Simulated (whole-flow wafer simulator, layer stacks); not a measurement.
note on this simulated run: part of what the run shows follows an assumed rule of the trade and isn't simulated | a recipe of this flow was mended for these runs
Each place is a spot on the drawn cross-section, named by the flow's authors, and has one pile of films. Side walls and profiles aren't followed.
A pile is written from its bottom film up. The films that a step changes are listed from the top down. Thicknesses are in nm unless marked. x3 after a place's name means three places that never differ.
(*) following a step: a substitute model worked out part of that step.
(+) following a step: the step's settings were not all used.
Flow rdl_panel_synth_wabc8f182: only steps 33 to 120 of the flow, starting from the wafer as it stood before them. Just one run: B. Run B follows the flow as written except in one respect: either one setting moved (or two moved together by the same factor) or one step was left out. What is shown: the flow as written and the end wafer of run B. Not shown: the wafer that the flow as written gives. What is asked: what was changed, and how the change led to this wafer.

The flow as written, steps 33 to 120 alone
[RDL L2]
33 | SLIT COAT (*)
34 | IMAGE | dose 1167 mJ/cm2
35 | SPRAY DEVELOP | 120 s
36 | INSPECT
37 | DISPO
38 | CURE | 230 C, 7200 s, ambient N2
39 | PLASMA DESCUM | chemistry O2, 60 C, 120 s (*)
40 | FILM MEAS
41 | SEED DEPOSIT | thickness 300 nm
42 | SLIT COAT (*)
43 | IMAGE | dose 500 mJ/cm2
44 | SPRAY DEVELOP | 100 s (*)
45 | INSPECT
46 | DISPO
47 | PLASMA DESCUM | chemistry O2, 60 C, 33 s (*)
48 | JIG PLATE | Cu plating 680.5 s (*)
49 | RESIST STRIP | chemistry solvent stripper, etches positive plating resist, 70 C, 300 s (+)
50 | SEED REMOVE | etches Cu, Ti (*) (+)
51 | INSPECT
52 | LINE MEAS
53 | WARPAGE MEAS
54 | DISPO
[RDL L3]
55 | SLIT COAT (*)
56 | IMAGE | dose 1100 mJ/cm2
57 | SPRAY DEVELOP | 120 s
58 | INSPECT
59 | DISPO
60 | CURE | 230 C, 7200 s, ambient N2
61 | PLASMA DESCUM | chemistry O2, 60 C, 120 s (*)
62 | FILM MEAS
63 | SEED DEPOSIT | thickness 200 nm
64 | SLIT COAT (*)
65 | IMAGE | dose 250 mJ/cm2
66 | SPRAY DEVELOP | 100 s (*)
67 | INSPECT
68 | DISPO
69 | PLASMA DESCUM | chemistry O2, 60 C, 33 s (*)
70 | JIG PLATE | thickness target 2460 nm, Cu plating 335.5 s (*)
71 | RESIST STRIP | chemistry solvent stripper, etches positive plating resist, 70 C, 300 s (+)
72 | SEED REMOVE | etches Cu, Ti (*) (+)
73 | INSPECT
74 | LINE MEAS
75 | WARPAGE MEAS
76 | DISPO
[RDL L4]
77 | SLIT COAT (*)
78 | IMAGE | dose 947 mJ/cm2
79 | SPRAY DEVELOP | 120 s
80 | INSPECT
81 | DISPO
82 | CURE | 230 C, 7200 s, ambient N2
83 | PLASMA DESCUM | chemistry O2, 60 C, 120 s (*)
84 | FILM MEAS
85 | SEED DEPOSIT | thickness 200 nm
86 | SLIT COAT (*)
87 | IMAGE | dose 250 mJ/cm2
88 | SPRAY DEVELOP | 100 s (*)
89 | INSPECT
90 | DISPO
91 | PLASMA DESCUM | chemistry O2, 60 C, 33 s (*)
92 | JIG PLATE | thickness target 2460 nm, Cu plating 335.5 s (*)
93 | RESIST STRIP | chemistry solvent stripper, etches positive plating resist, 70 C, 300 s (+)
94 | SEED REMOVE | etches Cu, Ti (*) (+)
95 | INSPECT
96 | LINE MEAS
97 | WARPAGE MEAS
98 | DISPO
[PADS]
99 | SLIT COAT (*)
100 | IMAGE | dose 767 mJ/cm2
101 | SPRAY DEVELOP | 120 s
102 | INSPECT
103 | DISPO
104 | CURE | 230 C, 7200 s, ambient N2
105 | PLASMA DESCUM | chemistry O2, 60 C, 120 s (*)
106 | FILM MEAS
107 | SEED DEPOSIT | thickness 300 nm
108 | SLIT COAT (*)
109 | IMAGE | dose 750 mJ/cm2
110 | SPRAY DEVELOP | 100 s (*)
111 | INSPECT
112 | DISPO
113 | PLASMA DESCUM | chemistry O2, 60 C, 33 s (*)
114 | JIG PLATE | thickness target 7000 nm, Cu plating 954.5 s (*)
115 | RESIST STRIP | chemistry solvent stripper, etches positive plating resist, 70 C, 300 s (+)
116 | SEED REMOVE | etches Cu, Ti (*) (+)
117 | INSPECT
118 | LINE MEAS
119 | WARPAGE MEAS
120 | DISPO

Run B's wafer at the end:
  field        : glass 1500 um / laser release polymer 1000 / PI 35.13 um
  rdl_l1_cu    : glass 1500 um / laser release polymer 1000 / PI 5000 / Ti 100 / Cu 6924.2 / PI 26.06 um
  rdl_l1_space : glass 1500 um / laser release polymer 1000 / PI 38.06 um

Cause: step 48, JIG PLATE: Cu plating 734.9 s was run, though the flow has Cu plating 680.5 s.

The path from the change to this, step by step:
  48 | JIG PLATE | Cu plating 680.5 s (*)
      rdl_l2_cu, rdl_l2_land, rdl_l2_via, rdl_l2_rim, rdl_l3_land, rdl_l3_via: +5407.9 Cu (it would be, as written: +5007.5 Cu)
  55 | SLIT COAT (*)
      rdl_l3_cu, rdl_l3_space: +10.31 um PI (it would be, as written: +9998.1 PI)
      rdl_l2_space: +10.91 um PI (it would be, as written: +10.58 um PI)
      (also at 3 further places)
  64 | SLIT COAT (*)
      rdl_l2_via: +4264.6 ILINE-POS-THICK-GRADE-A (new film) (it would be, as written: +4385.9 ILINE-POS-THICK-GRADE-A (new film))
  71 | RESIST STRIP | chemistry solvent stripper, etches positive plating resist, 70 C, 300 s (+)
      rdl_l2_via: -4234.9 ILINE-POS-THICK-GRADE-A (all of it) (it would be, as written: -4356.2 ILINE-POS-THICK-GRADE-A (all of it))
  77 | SLIT COAT (*)
      rdl_l3_via: +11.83 um PI (new film) (it would be, as written: +11.89 um PI (new film))
  108 | SLIT COAT (*)
      rdl_l2_cu, rdl_l2_space: +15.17 um ILINE-POS-THICK-GRADE-A (new film) (it would be, as written: +15.16 um ILINE-POS-THICK-GRADE-A (new film))
      rdl_l2_land: +14.83 um ILINE-POS-THICK-GRADE-A (new film) (it would be, as written: +14.84 um ILINE-POS-THICK-GRADE-A (new film))
      (also at 2 further places)
  115 | RESIST STRIP | chemistry solvent stripper, etches positive plating resist, 70 C, 300 s (+)
      rdl_l2_cu, rdl_l2_space: -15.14 um ILINE-POS-THICK-GRADE-A (all of it) (it would be, as written: -15.13 um ILINE-POS-THICK-GRADE-A (all of it))
      rdl_l2_land: -14.8 um ILINE-POS-THICK-GRADE-A (all of it) (it would be, as written: -14.81 um ILINE-POS-THICK-GRADE-A (all of it))
      (also at 3 further places)
